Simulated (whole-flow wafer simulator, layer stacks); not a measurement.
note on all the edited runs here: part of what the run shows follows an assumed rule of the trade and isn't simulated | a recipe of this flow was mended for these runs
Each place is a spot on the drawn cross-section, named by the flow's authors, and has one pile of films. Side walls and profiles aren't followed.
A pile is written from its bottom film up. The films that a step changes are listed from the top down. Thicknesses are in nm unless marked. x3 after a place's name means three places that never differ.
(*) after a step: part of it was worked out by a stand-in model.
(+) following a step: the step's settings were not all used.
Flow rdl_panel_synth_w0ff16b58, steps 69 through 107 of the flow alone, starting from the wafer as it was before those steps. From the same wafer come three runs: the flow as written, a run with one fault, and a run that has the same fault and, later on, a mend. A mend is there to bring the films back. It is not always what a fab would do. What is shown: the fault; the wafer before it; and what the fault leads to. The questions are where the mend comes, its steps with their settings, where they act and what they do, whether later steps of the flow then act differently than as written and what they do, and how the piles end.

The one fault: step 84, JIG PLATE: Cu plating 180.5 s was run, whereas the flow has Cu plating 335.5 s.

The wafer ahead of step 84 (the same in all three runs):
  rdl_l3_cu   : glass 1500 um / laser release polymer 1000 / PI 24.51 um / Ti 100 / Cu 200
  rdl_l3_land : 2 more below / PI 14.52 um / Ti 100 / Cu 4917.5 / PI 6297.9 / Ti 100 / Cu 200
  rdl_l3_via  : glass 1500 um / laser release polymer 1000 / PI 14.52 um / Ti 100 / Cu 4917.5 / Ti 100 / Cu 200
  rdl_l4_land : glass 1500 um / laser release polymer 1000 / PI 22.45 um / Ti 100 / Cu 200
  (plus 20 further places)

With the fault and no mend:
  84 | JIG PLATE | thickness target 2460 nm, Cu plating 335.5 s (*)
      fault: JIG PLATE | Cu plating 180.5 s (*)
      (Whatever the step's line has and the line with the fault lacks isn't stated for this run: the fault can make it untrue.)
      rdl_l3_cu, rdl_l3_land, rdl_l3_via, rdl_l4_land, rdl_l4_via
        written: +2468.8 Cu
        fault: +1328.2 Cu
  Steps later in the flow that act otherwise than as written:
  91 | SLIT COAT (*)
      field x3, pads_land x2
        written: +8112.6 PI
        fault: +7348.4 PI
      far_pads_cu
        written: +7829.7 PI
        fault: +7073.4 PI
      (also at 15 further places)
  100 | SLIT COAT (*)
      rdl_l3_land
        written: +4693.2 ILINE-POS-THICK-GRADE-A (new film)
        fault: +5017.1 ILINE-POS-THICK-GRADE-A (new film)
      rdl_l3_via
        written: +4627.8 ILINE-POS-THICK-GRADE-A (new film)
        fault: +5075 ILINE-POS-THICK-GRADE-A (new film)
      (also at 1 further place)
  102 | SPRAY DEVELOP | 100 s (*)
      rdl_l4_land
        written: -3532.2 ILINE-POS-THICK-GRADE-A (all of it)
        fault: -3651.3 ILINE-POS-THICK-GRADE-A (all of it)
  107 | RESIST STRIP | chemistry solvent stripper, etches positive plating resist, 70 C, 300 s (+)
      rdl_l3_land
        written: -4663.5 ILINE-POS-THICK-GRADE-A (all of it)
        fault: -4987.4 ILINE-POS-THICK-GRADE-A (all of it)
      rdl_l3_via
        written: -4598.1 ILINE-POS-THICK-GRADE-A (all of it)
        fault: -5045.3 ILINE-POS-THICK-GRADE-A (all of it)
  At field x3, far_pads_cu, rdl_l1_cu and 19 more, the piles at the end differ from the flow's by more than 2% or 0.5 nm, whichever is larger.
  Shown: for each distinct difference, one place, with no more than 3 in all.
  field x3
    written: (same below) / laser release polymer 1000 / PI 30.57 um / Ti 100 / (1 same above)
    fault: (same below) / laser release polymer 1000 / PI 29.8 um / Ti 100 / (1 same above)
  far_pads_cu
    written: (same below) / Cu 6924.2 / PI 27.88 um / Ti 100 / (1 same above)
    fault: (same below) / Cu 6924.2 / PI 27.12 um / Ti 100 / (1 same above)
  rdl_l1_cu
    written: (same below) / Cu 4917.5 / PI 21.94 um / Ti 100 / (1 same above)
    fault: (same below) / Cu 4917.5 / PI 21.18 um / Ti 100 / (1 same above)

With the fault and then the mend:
  The mend stands after step 84.
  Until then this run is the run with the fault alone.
  84a | JIG PLATE | Cu plating 155 s (*) (a further turn of the flow's step 84, with different settings)
      rdl_l3_cu, rdl_l3_land, rdl_l3_via, rdl_l4_land, rdl_l4_via
        +1140.6 Cu
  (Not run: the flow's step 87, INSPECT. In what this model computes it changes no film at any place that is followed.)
  Later steps of the flow that are run all act as written at every place that is followed.
  At every place that both follow, the piles at the end match the flow's.
